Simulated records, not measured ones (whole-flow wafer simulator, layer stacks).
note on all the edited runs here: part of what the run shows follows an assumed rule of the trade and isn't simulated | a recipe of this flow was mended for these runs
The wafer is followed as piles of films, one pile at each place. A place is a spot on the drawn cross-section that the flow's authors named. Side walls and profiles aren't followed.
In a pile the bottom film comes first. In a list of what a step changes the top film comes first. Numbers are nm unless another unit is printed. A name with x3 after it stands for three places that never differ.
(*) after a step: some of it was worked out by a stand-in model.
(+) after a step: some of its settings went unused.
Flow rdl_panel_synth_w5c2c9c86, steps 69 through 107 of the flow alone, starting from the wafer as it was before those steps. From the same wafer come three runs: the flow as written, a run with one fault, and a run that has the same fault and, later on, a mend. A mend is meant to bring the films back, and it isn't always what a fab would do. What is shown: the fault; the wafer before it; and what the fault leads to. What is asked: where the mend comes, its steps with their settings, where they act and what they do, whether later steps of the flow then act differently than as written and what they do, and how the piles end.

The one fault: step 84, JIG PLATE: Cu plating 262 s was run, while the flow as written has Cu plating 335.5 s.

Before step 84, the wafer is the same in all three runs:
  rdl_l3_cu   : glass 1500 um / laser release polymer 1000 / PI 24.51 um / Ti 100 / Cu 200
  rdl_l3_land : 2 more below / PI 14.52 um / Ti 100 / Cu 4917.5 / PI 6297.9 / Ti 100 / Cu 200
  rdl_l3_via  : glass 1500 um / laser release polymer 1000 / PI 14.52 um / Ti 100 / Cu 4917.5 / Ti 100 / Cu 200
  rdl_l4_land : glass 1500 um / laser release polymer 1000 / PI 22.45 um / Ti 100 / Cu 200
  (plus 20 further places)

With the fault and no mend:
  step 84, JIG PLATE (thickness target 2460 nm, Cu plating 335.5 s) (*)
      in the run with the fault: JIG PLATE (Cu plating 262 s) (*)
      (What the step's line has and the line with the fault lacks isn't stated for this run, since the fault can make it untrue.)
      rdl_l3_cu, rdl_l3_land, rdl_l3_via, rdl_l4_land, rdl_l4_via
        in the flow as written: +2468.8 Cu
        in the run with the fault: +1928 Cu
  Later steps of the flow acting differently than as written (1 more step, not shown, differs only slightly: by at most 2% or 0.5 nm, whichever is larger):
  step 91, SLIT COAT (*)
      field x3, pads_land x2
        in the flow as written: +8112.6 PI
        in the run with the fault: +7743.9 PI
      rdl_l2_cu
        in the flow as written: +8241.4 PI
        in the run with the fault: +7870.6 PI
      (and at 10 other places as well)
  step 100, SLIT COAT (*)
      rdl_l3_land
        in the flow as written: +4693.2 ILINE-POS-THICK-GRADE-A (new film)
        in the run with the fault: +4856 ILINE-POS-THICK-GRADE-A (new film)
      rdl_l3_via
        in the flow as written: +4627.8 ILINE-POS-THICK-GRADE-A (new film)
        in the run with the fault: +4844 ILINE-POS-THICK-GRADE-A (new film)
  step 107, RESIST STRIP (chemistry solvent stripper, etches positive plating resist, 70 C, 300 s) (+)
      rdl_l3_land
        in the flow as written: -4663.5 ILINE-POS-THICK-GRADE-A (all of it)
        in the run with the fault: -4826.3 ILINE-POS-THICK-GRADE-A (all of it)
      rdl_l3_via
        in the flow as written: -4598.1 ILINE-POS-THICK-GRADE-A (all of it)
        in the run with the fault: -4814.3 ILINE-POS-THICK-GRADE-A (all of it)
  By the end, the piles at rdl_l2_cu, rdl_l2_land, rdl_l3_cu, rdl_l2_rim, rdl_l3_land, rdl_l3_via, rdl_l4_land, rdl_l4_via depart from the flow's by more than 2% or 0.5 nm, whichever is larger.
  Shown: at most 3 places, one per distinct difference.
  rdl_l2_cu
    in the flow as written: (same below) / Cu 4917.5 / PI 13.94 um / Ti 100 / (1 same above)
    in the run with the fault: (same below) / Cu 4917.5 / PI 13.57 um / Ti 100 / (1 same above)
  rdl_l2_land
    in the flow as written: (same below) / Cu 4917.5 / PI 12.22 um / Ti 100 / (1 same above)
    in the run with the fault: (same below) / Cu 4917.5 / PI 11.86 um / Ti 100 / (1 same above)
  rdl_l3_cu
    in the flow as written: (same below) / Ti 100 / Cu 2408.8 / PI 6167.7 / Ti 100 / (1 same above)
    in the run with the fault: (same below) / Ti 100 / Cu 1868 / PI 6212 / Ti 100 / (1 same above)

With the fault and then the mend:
  The mend follows step 84.
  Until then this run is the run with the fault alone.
  step 84a, JIG PLATE (Cu plating 73.47 s) (*) (the flow's step 84 again, with other settings)
      rdl_l3_cu, rdl_l3_land, rdl_l3_via, rdl_l4_land, rdl_l4_via
        +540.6 Cu
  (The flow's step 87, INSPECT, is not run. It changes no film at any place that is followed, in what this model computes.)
  Later steps of the flow that are run all act as written at every place that is followed, up to a difference of at most 2% or 0.5 nm, whichever is larger.
  The piles end only slightly different from the flow's at the places that both follow, by no more than 2% or 0.5 nm, whichever is larger.
